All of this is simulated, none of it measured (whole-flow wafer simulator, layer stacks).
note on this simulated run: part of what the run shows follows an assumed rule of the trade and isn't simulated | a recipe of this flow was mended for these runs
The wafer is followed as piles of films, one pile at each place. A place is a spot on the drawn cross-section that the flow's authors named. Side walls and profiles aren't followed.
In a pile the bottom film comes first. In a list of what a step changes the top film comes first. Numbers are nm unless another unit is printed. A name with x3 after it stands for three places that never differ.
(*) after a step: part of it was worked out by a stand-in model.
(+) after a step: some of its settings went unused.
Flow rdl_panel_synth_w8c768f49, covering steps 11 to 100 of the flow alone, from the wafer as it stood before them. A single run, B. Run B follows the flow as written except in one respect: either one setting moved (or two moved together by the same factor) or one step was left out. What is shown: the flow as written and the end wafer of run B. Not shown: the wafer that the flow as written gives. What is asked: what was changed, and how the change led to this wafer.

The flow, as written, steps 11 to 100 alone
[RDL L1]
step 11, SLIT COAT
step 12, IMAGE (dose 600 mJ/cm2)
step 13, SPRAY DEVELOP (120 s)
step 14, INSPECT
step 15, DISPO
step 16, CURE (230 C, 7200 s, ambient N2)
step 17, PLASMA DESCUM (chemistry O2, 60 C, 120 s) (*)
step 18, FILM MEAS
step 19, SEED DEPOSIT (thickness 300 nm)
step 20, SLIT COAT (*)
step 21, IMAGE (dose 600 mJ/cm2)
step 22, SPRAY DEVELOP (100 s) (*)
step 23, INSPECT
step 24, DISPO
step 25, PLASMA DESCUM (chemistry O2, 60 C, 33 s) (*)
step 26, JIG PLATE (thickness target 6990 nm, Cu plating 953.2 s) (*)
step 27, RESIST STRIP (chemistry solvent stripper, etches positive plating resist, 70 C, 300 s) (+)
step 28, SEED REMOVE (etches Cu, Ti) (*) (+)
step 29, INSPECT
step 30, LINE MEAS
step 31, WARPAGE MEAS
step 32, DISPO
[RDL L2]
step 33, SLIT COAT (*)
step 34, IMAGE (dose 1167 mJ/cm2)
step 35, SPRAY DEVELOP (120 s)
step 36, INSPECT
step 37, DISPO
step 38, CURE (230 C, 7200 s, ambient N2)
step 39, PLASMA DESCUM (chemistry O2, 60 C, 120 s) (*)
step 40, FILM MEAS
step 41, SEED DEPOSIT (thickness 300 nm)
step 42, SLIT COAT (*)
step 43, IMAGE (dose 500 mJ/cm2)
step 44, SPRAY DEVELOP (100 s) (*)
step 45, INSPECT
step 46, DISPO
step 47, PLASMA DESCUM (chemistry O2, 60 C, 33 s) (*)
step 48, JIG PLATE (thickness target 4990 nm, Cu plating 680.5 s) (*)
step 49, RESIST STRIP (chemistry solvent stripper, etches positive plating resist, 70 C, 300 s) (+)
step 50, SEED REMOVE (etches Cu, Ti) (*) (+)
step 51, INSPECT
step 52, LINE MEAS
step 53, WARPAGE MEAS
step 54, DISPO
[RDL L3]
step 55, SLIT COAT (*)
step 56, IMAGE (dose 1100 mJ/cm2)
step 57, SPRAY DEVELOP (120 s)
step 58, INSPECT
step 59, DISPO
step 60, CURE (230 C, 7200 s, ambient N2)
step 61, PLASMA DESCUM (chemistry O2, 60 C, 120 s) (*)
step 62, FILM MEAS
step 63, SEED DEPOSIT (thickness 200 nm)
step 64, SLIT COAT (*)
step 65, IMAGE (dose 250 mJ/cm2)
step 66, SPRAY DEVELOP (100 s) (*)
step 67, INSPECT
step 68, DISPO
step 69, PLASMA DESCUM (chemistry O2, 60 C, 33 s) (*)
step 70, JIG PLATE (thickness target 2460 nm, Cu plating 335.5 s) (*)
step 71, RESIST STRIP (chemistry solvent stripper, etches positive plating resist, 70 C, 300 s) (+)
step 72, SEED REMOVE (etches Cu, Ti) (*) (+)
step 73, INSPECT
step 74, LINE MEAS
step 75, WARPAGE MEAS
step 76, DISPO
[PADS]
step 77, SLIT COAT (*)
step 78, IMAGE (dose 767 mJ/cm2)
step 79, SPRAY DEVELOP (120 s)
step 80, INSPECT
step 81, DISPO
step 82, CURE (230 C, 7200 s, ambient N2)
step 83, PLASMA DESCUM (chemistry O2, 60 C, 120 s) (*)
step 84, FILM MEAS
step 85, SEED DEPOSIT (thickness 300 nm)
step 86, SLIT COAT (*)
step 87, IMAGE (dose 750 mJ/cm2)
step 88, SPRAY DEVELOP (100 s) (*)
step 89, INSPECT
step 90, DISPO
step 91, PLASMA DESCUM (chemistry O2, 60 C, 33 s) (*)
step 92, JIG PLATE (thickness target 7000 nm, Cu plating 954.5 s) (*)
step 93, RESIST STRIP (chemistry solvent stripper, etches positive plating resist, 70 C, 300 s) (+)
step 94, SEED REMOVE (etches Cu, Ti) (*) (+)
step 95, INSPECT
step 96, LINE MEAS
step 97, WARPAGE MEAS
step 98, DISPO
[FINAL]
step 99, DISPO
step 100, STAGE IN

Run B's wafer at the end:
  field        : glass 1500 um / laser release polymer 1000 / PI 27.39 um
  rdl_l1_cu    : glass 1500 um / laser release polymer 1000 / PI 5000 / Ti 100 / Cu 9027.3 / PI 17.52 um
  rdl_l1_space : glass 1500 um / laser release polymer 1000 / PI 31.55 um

What caused this: step 26, JIG PLATE: Cu plating 1239 s was run, whereas the flow has Cu plating 953.2 s.

Step by step, how the change led to this:
  step 26, JIG PLATE (thickness target 6990 nm, Cu plating 953.2 s) (*)
      rdl_l1_cu, rdl_l1_via, rdl_l1_rim, rdl_l2_land, rdl_l2_via: +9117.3 Cu (it would be, as written: +7014.2 Cu)
  step 33, SLIT COAT (*)
      rdl_l2_cu, rdl_l2_space: +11 um PI (it would be, as written: +9908.1 PI)
      field, rdl_l3_cu, rdl_l3_space and 7 more: +8560.4 PI (it would be, as written: +8062.5 PI)
      (also at 4 further places)
  step 42, SLIT COAT (*)
      rdl_l1_via: +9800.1 ILINE-POS-THICK-GRADE-A (new film) (it would be, as written: +10.08 um ILINE-POS-THICK-GRADE-A (new film))
      rdl_l2_cu, rdl_l2_space: +10.36 um ILINE-POS-THICK-GRADE-A (new film) (it would be, as written: +10.13 um ILINE-POS-THICK-GRADE-A (new film))
      (also at 3 further places)
  step 44, SPRAY DEVELOP (100 s) (*)
      rdl_l2_cu: -10.36 um ILINE-POS-THICK-GRADE-A (all of it) (it would be, as written: -10.13 um ILINE-POS-THICK-GRADE-A (all of it))
      rdl_l2_land: -6870.9 ILINE-POS-THICK-GRADE-A (all of it) (it would be, as written: -7139.5 ILINE-POS-THICK-GRADE-A (all of it))
      (also at 1 further place)
  step 49, RESIST STRIP (chemistry solvent stripper, etches positive plating resist, 70 C, 300 s) (+)
      rdl_l1_via: -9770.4 ILINE-POS-THICK-GRADE-A (all of it) (it would be, as written: -10.05 um ILINE-POS-THICK-GRADE-A (all of it))
      rdl_l1_space: -10.75 um ILINE-POS-THICK-GRADE-A (all of it) (it would be, as written: -10.49 um ILINE-POS-THICK-GRADE-A (all of it))
      (also at 1 further place)
  step 55, SLIT COAT (*)
      rdl_l1_space: +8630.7 PI (it would be, as written: +8409.5 PI)
      rdl_l1_via: +7774.1 PI (it would be, as written: +8010.4 PI)
      (also at 4 further places)
  step 64, SLIT COAT (*)
      rdl_l1_via: +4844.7 ILINE-POS-THICK-GRADE-A (new film) (it would be, as written: +4989.6 ILINE-POS-THICK-GRADE-A (new film))
      rdl_l2_cu: +5408.2 ILINE-POS-THICK-GRADE-A (new film) (it would be, as written: +5291.3 ILINE-POS-THICK-GRADE-A (new film))
      (also at 2 further places)
  step 71, RESIST STRIP (chemistry solvent stripper, etches positive plating resist, 70 C, 300 s) (+)
      rdl_l1_via: -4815 ILINE-POS-THICK-GRADE-A (all of it) (it would be, as written: -4959.9 ILINE-POS-THICK-GRADE-A (all of it))
      rdl_l2_cu: -5378.5 ILINE-POS-THICK-GRADE-A (all of it) (it would be, as written: -5261.6 ILINE-POS-THICK-GRADE-A (all of it))
      (also at 2 further places)
  step 77, SLIT COAT (*)
      rdl_l1_via: +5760 PI (it would be, as written: +5886.6 PI)
      rdl_l2_land: +4950.9 PI (it would be, as written: +5066.5 PI)
      (also at 1 further place)
  step 86, SLIT COAT (*)
      rdl_l1_cu: +15.01 um ILINE-POS-THICK-GRADE-A (new film) (it would be, as written: +14.96 um ILINE-POS-THICK-GRADE-A (new film))
      rdl_l1_space: +15.11 um ILINE-POS-THICK-GRADE-A (new film) (it would be, as written: +15.05 um ILINE-POS-THICK-GRADE-A (new film))
      (also at 6 further places)
  step 93, RESIST STRIP (chemistry solvent stripper, etches positive plating resist, 70 C, 300 s) (+)
      rdl_l1_cu: -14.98 um ILINE-POS-THICK-GRADE-A (all of it) (it would be, as written: -14.93 um ILINE-POS-THICK-GRADE-A (all of it))
      rdl_l1_space: -15.08 um ILINE-POS-THICK-GRADE-A (all of it) (it would be, as written: -15.02 um ILINE-POS-THICK-GRADE-A (all of it))
      (also at 6 further places)
